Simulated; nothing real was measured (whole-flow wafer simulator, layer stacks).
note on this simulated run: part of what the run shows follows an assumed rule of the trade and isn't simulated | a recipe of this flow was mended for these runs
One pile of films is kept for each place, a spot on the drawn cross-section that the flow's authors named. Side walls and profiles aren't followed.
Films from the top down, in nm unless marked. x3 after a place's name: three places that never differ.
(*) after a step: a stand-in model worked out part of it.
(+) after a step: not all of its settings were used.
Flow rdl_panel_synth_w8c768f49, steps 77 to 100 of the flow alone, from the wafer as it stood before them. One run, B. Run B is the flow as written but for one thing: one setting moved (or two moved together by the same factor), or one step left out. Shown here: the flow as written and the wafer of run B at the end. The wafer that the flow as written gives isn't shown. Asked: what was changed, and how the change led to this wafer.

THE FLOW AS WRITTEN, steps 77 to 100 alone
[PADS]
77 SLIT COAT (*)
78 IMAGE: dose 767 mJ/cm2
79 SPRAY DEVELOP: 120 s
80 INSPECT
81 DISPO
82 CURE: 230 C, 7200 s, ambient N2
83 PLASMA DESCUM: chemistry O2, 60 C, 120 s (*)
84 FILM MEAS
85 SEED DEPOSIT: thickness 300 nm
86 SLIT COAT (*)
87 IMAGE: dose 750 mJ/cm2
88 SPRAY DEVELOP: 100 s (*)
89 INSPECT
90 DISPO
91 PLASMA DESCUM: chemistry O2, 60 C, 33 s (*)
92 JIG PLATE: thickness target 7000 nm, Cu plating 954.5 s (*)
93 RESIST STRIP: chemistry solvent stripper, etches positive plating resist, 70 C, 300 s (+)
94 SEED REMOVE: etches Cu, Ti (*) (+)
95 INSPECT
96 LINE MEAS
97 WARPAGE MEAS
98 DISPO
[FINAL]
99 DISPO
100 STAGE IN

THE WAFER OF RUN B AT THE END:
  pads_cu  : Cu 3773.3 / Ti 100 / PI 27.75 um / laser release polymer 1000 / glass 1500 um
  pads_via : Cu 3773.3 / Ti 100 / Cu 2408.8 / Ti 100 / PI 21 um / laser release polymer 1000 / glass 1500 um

The cause: step 92, JIG PLATE: Cu plating 525 s was run, where the flow has Cu plating 954.5 s.

How the change led to this, step by step:
  92 JIG PLATE: thickness target 7000 nm, Cu plating 954.5 s (*)
      pads_cu, pads_land: Cu +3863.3 (as written it would be: Cu +7023.8)
      pads_via: Cu +3863.3 (as written it would be: Cu +8307.4)
